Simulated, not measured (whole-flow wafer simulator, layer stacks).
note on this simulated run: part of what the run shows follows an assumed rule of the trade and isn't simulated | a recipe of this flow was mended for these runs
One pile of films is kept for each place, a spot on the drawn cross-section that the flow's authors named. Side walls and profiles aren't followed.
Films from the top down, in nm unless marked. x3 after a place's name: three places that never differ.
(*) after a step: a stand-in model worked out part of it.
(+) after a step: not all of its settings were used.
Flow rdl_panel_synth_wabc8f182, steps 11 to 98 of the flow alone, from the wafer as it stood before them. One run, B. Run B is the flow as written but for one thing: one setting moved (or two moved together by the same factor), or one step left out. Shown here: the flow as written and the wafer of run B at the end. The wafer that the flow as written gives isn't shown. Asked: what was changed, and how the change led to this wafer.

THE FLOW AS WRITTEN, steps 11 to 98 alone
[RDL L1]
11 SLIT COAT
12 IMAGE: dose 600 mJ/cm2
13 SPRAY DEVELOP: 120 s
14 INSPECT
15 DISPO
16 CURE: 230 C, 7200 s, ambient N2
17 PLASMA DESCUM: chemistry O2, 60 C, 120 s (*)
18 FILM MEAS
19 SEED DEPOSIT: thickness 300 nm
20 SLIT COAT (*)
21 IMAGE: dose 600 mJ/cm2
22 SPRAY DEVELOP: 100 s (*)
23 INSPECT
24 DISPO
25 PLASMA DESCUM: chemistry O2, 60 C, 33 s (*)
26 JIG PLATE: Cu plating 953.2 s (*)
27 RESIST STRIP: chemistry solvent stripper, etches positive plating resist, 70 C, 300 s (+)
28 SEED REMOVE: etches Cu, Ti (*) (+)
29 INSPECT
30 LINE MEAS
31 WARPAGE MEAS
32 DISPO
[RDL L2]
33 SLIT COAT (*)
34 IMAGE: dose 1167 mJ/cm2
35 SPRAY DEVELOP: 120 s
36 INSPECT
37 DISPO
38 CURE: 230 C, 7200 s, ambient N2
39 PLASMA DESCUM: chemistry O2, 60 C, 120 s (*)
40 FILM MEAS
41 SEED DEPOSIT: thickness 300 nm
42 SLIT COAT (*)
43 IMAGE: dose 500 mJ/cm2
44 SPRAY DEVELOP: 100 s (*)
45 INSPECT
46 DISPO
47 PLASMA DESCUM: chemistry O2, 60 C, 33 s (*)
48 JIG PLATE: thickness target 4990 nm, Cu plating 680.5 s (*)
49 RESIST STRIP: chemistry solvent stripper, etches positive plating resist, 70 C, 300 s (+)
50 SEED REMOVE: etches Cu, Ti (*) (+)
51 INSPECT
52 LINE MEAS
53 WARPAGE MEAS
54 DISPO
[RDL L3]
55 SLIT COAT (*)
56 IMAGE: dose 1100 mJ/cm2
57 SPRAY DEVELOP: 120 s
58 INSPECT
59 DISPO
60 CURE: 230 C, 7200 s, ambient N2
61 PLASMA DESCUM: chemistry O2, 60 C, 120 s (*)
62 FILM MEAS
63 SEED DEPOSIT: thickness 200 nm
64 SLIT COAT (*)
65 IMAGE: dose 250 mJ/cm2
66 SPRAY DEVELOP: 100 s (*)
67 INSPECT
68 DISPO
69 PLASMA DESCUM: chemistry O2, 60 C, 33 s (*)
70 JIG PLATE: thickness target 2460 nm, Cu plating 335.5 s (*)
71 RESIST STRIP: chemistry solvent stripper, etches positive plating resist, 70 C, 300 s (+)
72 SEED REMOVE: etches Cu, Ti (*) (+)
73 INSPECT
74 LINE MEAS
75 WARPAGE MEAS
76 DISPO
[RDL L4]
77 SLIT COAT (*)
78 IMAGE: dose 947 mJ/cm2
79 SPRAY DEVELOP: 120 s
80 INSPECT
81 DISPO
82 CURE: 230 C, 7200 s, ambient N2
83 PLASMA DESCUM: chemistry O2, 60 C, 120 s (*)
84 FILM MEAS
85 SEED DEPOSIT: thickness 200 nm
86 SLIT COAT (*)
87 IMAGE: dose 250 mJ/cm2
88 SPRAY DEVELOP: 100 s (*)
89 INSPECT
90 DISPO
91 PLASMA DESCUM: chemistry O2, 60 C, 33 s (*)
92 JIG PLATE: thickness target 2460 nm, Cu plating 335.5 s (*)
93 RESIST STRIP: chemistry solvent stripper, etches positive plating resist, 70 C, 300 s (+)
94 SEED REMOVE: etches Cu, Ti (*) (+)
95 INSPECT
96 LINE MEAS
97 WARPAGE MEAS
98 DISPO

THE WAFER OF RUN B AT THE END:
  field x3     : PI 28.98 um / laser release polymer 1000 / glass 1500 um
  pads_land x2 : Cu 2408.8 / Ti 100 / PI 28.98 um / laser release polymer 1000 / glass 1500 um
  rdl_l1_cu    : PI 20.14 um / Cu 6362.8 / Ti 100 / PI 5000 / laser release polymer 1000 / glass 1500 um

The cause: step 26, JIG PLATE: Cu plating 876.9 s was run, where the flow has Cu plating 953.2 s.

How the change led to this, step by step:
  26 JIG PLATE: Cu plating 953.2 s (*)
      rdl_l1_cu, rdl_l1_via, rdl_l1_rim, rdl_l2_land, rdl_l2_via: Cu +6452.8 (as written it would be: Cu +7014.2)
  33 SLIT COAT (*)
      rdl_l1_space: PI +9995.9 (as written it would be: PI +10.38 um)
      rdl_l2_cu, rdl_l2_space: PI +9623.1 (as written it would be: PI +9908.1)
  42 SLIT COAT (*)
      rdl_l2_cu, rdl_l2_space: ILINE-POS-THICK-GRADE-A +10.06 um (new film) (as written it would be: ILINE-POS-THICK-GRADE-A +10.13 um (new film))
      rdl_l1_space: ILINE-POS-THICK-GRADE-A +10.45 um (new film) (as written it would be: ILINE-POS-THICK-GRADE-A +10.52 um (new film))
      (and at 2 more places)
  44 SPRAY DEVELOP: 100 s (*)
      rdl_l2_cu: ILINE-POS-THICK-GRADE-A -10.06 um (all of it) (as written it would be: ILINE-POS-THICK-GRADE-A -10.13 um (all of it))
      rdl_l2_via: ILINE-POS-THICK-GRADE-A -12.59 um (all of it) (as written it would be: ILINE-POS-THICK-GRADE-A -12.5 um (all of it))
  49 RESIST STRIP: chemistry solvent stripper, etches positive plating resist, 70 C, 300 s (+)
      rdl_l1_space: ILINE-POS-THICK-GRADE-A -10.42 um (all of it) (as written it would be: ILINE-POS-THICK-GRADE-A -10.49 um (all of it))
      rdl_l1_via: ILINE-POS-THICK-GRADE-A -10.12 um (all of it) (as written it would be: ILINE-POS-THICK-GRADE-A -10.05 um (all of it))
      (and at 1 more place)
  55 SLIT COAT (*)
      rdl_l2_space: PI +10.51 um (as written it would be: PI +10.58 um)
      rdl_l2_via: PI +10.82 um (new film) (as written it would be: PI +10.74 um (new film))
